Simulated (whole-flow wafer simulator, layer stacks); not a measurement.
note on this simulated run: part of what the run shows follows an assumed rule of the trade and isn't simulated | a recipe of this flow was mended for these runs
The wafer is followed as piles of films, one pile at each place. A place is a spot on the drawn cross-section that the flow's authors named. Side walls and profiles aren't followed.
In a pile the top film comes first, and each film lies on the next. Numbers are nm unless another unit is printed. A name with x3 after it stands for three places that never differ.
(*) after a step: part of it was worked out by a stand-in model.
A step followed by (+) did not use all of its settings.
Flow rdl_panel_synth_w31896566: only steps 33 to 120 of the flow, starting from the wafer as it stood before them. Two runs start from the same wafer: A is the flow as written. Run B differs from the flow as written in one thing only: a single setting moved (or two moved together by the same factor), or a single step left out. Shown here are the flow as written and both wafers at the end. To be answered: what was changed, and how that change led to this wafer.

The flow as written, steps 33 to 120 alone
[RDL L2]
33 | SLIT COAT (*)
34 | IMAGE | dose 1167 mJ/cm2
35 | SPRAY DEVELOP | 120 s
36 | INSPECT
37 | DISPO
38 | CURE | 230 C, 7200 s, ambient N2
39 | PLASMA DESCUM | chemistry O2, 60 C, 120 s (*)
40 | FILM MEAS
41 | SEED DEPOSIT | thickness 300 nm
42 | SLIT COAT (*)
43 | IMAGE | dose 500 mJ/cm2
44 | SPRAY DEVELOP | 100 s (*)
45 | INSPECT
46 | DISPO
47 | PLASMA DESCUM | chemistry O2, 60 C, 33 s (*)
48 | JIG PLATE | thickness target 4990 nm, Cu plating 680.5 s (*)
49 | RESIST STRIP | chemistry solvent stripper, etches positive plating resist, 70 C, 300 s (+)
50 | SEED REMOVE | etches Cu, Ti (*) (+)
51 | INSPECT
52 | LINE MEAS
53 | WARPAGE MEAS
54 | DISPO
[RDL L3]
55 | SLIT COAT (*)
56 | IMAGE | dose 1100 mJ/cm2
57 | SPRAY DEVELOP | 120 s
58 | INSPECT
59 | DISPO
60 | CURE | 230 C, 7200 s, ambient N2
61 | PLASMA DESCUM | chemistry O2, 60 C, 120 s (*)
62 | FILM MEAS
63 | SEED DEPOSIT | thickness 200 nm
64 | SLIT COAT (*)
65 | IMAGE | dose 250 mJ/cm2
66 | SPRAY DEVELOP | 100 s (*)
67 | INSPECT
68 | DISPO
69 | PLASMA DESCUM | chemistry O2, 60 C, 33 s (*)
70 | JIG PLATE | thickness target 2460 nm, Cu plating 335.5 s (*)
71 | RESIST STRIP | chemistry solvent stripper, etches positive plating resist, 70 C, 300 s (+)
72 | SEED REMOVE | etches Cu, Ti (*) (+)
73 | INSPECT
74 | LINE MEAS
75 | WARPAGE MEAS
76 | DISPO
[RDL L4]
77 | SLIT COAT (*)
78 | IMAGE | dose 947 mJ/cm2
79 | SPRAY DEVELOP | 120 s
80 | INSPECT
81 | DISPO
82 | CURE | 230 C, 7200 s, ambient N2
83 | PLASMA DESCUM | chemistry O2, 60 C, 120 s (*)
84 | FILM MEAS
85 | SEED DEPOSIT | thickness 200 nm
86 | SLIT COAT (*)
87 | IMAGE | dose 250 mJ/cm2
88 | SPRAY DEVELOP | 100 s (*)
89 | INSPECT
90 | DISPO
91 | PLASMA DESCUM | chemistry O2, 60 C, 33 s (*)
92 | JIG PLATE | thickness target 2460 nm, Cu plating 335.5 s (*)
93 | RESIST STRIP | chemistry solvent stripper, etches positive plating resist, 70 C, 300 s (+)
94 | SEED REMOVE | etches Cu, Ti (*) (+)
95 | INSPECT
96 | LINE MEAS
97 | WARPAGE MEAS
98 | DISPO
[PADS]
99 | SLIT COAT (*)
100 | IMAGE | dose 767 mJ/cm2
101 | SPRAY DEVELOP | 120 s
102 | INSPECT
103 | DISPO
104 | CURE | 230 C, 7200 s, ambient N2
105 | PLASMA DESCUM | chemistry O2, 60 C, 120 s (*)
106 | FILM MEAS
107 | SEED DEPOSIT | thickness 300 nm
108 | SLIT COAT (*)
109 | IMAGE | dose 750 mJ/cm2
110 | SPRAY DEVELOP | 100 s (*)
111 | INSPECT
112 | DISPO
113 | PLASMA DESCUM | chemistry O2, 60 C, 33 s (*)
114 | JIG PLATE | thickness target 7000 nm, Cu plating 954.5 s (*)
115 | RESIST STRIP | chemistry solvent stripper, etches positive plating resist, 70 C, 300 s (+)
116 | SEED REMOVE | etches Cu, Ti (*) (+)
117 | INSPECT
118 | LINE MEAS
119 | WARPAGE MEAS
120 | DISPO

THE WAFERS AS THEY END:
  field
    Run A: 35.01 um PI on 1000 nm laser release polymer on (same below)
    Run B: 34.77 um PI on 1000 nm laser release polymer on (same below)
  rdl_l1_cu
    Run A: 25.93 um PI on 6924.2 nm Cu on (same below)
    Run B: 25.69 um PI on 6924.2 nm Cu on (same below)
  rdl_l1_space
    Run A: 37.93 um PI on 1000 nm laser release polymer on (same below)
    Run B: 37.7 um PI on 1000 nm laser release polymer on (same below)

The reason: step 48, JIG PLATE: Cu plating 578.4 s was run, whereas the flow has Cu plating 680.5 s.

The path from the change to this, step by step:
  48 | JIG PLATE | thickness target 4990 nm, Cu plating 680.5 s (*)
      rdl_l2_cu, rdl_l2_land, rdl_l2_via, rdl_l2_rim, rdl_l3_land, rdl_l3_via: A Cu gains 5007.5 | B Cu gains 4256.2
  55 | SLIT COAT (*)
      rdl_l2_space: A PI gains 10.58 um | B PI gains 9962.7
      field, rdl_l4_cu, rdl_l4_space and 6 more: A PI gains 7936.4 | B PI gains 7700.8
      (also at 8 further places)
  64 | SLIT COAT (*)
      rdl_l1_rim: A ILINE-POS-THICK-GRADE-A gains 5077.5 (new film) | B ILINE-POS-THICK-GRADE-A gains 4962.1 (new film)
      rdl_l2_via: A ILINE-POS-THICK-GRADE-A gains 4385.9 (new film) | B ILINE-POS-THICK-GRADE-A gains 4604.4 (new film)
  71 | RESIST STRIP | chemistry solvent stripper, etches positive plating resist, 70 C, 300 s (+)
      rdl_l1_rim: A ILINE-POS-THICK-GRADE-A loses 5047.8 (all of it) | B ILINE-POS-THICK-GRADE-A loses 4932.4 (all of it)
      rdl_l2_via: A ILINE-POS-THICK-GRADE-A loses 4356.2 (all of it) | B ILINE-POS-THICK-GRADE-A loses 4574.7 (all of it)
  77 | SLIT COAT (*)
      rdl_l2_via: A PI gains 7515 | B PI gains 7740.4
      rdl_l3_via: A PI gains 11.89 um (new film) | B PI gains 12 um (new film)
  108 | SLIT COAT (*)
      rdl_l2_cu, rdl_l2_space: A ILINE-POS-THICK-GRADE-A gains 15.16 um (new film) | B ILINE-POS-THICK-GRADE-A gains 15.13 um (new film)
      rdl_l1_rim: A ILINE-POS-THICK-GRADE-A gains 14.98 um (new film) | B ILINE-POS-THICK-GRADE-A gains 14.97 um (new film)
      (also at 6 further places)
  115 | RESIST STRIP | chemistry solvent stripper, etches positive plating resist, 70 C, 300 s (+)
      rdl_l2_cu, rdl_l2_space: A ILINE-POS-THICK-GRADE-A loses 15.13 um (all of it) | B ILINE-POS-THICK-GRADE-A loses 15.1 um (all of it)
      rdl_l1_rim: A ILINE-POS-THICK-GRADE-A loses 14.95 um (all of it) | B ILINE-POS-THICK-GRADE-A loses 14.94 um (all of it)
      (also at 6 further places)
